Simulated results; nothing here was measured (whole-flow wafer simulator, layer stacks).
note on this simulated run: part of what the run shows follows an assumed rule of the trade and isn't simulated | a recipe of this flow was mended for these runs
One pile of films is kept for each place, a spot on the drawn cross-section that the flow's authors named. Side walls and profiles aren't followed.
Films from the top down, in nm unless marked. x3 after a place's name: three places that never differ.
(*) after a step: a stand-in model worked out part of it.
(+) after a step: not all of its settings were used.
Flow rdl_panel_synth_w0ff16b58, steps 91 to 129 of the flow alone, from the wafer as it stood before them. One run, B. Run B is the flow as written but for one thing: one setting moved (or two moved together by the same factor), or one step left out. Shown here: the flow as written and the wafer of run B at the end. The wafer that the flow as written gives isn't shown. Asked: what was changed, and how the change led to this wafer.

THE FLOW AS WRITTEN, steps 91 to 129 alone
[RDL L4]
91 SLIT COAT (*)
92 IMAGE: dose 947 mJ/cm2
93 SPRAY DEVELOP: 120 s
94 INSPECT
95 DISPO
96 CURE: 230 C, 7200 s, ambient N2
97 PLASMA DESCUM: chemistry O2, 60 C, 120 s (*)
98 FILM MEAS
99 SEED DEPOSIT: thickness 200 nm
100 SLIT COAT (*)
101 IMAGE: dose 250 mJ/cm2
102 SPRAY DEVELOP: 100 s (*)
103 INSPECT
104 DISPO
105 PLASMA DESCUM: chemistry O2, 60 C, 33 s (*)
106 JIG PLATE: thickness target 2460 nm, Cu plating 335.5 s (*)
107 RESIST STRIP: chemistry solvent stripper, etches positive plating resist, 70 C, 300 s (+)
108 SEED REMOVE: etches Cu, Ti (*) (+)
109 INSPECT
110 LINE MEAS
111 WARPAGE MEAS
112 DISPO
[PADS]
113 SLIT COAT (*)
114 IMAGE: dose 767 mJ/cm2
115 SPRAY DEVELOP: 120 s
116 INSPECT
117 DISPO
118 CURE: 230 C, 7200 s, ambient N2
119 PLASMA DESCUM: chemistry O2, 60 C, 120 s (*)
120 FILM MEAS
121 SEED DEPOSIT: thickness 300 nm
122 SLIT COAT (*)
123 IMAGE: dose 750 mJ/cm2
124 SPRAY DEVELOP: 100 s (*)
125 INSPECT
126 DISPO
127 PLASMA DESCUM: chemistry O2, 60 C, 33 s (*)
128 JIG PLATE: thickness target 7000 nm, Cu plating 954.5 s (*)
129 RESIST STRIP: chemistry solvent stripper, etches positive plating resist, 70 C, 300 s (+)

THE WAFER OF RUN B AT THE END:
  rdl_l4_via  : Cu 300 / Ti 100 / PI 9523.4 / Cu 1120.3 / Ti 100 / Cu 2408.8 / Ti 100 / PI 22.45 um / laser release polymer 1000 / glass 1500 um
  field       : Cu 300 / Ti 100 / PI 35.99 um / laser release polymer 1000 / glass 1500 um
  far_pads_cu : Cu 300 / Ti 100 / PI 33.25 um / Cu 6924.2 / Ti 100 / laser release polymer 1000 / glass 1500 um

The cause: step 106, JIG PLATE: Cu plating 160.4 s was run, where the flow has Cu plating 335.5 s.

How the change led to this, step by step:
  106 JIG PLATE: thickness target 2460 nm, Cu plating 335.5 s (*)
      rdl_l4_cu, rdl_l4_land, rdl_l4_via, pads_land, pads_via: Cu +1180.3 (as written it would be: Cu +2468.8)
  113 SLIT COAT (*)
      rdl_l4_via: PI +9523.4 (new film) (as written it would be: PI +10.89 um (new film))
      field: PI +5422.6 (as written it would be: PI +5893.8)
      (and at 21 more places)
  122 SLIT COAT (*)
      rdl_l2_cu, rdl_l2_space: ILINE-POS-THICK-GRADE-A +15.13 um (new film) (as written it would be: ILINE-POS-THICK-GRADE-A +15.12 um (new film))
      rdl_l1_space: ILINE-POS-THICK-GRADE-A +15.18 um (new film) (as written it would be: ILINE-POS-THICK-GRADE-A +15.17 um (new film))
      (and at 12 more places)
  124 SPRAY DEVELOP: 100 s (*)
      pads_cu: ILINE-POS-THICK-GRADE-A -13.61 um (all of it) (as written it would be: ILINE-POS-THICK-GRADE-A -13.68 um (all of it))
      pads_land: ILINE-POS-THICK-GRADE-A -13.22 um (all of it) (as written it would be: ILINE-POS-THICK-GRADE-A -13.11 um (all of it))
      (and at 1 more place)
  128 JIG PLATE: thickness target 7000 nm, Cu plating 954.5 s (*)
      pads_via: Cu +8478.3 (as written it would be: Cu +8307.4)
  129 RESIST STRIP: chemistry solvent stripper, etches positive plating resist, 70 C, 300 s (+)
      rdl_l2_cu, rdl_l2_space: ILINE-POS-THICK-GRADE-A -15.1 um (all of it) (as written it would be: ILINE-POS-THICK-GRADE-A -15.09 um (all of it))
      rdl_l1_space: ILINE-POS-THICK-GRADE-A -15.15 um (all of it) (as written it would be: ILINE-POS-THICK-GRADE-A -15.14 um (all of it))
      (and at 10 more places)
